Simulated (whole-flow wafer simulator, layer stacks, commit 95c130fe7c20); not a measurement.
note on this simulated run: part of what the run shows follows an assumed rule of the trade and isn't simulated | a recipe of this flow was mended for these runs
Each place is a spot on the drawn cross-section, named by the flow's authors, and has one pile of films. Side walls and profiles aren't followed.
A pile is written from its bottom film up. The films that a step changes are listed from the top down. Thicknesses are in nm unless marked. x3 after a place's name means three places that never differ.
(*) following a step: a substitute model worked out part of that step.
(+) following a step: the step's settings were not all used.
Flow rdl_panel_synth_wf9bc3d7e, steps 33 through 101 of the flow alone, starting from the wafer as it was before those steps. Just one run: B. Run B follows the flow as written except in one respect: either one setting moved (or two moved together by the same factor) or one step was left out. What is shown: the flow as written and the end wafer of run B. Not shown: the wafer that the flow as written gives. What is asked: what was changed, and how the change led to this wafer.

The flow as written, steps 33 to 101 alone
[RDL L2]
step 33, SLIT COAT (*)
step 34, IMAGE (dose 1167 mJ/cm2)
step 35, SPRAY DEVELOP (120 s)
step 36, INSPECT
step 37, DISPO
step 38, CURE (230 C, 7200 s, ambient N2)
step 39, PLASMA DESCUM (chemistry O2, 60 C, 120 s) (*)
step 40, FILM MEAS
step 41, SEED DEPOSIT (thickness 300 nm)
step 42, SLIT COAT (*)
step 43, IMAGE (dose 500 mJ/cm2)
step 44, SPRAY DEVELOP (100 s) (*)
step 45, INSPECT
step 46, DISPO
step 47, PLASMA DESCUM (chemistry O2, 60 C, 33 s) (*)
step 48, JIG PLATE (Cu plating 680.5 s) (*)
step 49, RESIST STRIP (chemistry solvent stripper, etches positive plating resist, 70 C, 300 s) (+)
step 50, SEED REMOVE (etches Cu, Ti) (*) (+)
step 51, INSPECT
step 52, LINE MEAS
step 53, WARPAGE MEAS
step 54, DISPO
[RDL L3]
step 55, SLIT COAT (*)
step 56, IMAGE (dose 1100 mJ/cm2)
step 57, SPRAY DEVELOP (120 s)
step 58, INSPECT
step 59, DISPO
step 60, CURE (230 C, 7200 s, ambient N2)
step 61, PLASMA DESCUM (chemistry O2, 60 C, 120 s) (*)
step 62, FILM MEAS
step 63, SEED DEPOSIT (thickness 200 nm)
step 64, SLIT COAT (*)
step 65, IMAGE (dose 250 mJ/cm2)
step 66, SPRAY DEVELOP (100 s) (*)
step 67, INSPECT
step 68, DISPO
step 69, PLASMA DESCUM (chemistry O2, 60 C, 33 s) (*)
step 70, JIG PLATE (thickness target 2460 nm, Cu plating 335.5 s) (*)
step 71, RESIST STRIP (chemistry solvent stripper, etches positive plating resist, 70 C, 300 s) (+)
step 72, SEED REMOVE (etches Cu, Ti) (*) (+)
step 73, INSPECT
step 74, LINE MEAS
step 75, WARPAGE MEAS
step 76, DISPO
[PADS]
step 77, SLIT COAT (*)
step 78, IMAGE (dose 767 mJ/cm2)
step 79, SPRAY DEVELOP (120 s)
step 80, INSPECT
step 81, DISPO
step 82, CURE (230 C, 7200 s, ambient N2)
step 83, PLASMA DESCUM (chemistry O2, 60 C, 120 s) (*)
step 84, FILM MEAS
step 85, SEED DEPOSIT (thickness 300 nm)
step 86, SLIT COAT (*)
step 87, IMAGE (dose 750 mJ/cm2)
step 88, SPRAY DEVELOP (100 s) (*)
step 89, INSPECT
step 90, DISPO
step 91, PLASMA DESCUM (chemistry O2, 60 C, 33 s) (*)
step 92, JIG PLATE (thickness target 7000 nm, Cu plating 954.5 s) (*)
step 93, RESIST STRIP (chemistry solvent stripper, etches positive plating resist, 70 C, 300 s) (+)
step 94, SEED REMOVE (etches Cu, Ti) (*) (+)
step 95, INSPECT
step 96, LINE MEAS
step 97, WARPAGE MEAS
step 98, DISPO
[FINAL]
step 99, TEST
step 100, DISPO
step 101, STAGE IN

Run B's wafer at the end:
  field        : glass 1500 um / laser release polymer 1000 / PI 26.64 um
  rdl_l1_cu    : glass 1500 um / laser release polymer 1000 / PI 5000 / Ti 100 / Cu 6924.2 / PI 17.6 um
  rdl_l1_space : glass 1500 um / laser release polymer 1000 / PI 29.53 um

The reason: step 48, JIG PLATE: Cu plating 571.6 s was run, whereas the flow has Cu plating 680.5 s.

The path from the change to this, step by step:
  step 48, JIG PLATE (Cu plating 680.5 s) (*)
      rdl_l2_cu, rdl_l2_land, rdl_l2_via, rdl_l2_rim, rdl_l3_land, rdl_l3_via: +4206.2 Cu (in the flow as written it would be: +5007.5 Cu)
  step 55, SLIT COAT (*)
      rdl_l2_space: +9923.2 PI (in the flow as written it would be: +10.58 um PI)
      field, pads_cu, pads_space, pads_land, pads_via: +7685.3 PI (in the flow as written it would be: +7936.4 PI)
      (also at 8 further places)
  step 64, SLIT COAT (*)
      rdl_l1_rim: +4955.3 ILINE-POS-THICK-GRADE-A (new film) (in the flow as written it would be: +5077.5 ILINE-POS-THICK-GRADE-A (new film))
      rdl_l2_via: +4617 ILINE-POS-THICK-GRADE-A (new film) (in the flow as written it would be: +4385.9 ILINE-POS-THICK-GRADE-A (new film))
  step 71, RESIST STRIP (chemistry solvent stripper, etches positive plating resist, 70 C, 300 s) (+)
      rdl_l1_rim: -4925.6 ILINE-POS-THICK-GRADE-A (all of it) (in the flow as written it would be: -5047.8 ILINE-POS-THICK-GRADE-A (all of it))
      rdl_l2_via: -4587.3 ILINE-POS-THICK-GRADE-A (all of it) (in the flow as written it would be: -4356.2 ILINE-POS-THICK-GRADE-A (all of it))
  step 77, SLIT COAT (*)
      rdl_l2_via: +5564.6 PI (in the flow as written it would be: +5347.6 PI)
      rdl_l3_via: +10.54 um PI (new film) (in the flow as written it would be: +10.46 um PI (new film))
  step 86, SLIT COAT (*)
      rdl_l2_cu: +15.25 um ILINE-POS-THICK-GRADE-A (new film) (in the flow as written it would be: +15.31 um ILINE-POS-THICK-GRADE-A (new film))
      rdl_l2_space: +15.27 um ILINE-POS-THICK-GRADE-A (new film) (in the flow as written it would be: +15.33 um ILINE-POS-THICK-GRADE-A (new film))
      (also at 8 further places)
  step 93, RESIST STRIP (chemistry solvent stripper, etches positive plating resist, 70 C, 300 s) (+)
      rdl_l2_cu: -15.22 um ILINE-POS-THICK-GRADE-A (all of it) (in the flow as written it would be: -15.28 um ILINE-POS-THICK-GRADE-A (all of it))
      rdl_l2_space: -15.24 um ILINE-POS-THICK-GRADE-A (all of it) (in the flow as written it would be: -15.3 um ILINE-POS-THICK-GRADE-A (all of it))
      (also at 8 further places)
